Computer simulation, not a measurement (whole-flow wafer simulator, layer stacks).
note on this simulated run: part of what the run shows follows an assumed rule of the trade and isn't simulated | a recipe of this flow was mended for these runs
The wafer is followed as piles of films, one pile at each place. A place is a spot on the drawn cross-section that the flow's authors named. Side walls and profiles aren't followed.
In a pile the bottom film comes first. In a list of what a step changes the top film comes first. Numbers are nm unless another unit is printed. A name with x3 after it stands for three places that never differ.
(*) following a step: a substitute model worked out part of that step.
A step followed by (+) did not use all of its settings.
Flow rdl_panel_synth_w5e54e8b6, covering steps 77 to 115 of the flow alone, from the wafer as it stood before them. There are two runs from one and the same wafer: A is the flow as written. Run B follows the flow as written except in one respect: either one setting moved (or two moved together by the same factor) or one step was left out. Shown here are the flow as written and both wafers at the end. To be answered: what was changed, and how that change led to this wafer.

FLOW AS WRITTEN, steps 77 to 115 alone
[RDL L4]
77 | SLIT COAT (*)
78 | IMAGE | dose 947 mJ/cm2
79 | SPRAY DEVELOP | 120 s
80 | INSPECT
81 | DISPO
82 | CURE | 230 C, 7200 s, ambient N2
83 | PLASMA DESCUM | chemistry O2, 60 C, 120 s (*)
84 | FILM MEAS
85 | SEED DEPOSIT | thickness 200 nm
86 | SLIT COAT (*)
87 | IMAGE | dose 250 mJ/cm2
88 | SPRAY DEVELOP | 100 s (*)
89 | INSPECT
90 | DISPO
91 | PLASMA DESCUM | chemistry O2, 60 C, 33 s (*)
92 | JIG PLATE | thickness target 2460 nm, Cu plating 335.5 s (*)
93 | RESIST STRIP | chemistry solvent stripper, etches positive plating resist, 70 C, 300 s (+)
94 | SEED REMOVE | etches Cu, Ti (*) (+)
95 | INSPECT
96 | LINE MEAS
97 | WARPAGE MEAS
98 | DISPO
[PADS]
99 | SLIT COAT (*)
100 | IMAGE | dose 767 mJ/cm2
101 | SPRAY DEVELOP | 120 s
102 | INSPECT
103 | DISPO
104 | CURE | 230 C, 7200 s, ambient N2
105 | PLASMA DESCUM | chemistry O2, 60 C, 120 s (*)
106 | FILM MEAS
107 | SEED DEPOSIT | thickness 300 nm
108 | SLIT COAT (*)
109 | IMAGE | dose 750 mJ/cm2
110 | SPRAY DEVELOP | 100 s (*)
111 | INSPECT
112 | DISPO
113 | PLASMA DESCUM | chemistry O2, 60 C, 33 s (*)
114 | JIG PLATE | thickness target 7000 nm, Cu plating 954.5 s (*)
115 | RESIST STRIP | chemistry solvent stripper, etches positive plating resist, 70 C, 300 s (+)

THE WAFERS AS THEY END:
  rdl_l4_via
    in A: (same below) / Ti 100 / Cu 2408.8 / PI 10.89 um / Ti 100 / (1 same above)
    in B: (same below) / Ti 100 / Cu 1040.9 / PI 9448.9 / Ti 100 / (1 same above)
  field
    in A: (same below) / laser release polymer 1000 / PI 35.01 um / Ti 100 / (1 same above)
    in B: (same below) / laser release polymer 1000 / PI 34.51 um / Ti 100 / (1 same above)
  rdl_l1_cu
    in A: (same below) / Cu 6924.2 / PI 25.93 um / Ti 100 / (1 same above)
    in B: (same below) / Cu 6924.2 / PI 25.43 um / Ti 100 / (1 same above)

Cause: step 92, JIG PLATE: Cu plating 149.6 s was run, whereas the flow has Cu plating 335.5 s.

The path from the change to this, step by step:
  92 | JIG PLATE | thickness target 2460 nm, Cu plating 335.5 s (*)
      rdl_l4_cu, rdl_l4_land, rdl_l4_via, pads_land, pads_via: A Cu gains 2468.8 | B Cu gains 1100.9
  99 | SLIT COAT (*)
      rdl_l4_via: A PI gains 10.89 um (new film) | B PI gains 9448.9 (new film)
      field: A PI gains 5893.8 | B PI gains 5394.4
      (also at 19 further places)
  108 | SLIT COAT (*)
      rdl_l3_space: A ILINE-POS-THICK-GRADE-A gains 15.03 um (new film) | B ILINE-POS-THICK-GRADE-A gains 15.04 um (new film)
      rdl_l3_land: A ILINE-POS-THICK-GRADE-A gains 14.85 um (new film) | B ILINE-POS-THICK-GRADE-A gains 14.84 um (new film)
      (also at 9 further places)
  110 | SPRAY DEVELOP | 100 s (*)
      pads_cu: A ILINE-POS-THICK-GRADE-A loses 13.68 um (all of it) | B ILINE-POS-THICK-GRADE-A loses 13.61 um (all of it)
      pads_land: A ILINE-POS-THICK-GRADE-A loses 13.11 um (all of it) | B ILINE-POS-THICK-GRADE-A loses 13.23 um (all of it)
      (also at 1 further place)
  114 | JIG PLATE | thickness target 7000 nm, Cu plating 954.5 s (*)
      pads_via: A Cu gains 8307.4 | B Cu gains 8489.3
  115 | RESIST STRIP | chemistry solvent stripper, etches positive plating resist, 70 C, 300 s (+)
      rdl_l1_space: A ILINE-POS-THICK-GRADE-A loses 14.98 um (all of it) | B ILINE-POS-THICK-GRADE-A loses 14.99 um (all of it)
      rdl_l3_space: A ILINE-POS-THICK-GRADE-A loses 15 um (all of it) | B ILINE-POS-THICK-GRADE-A loses 15.01 um (all of it)
      (also at 7 further places)
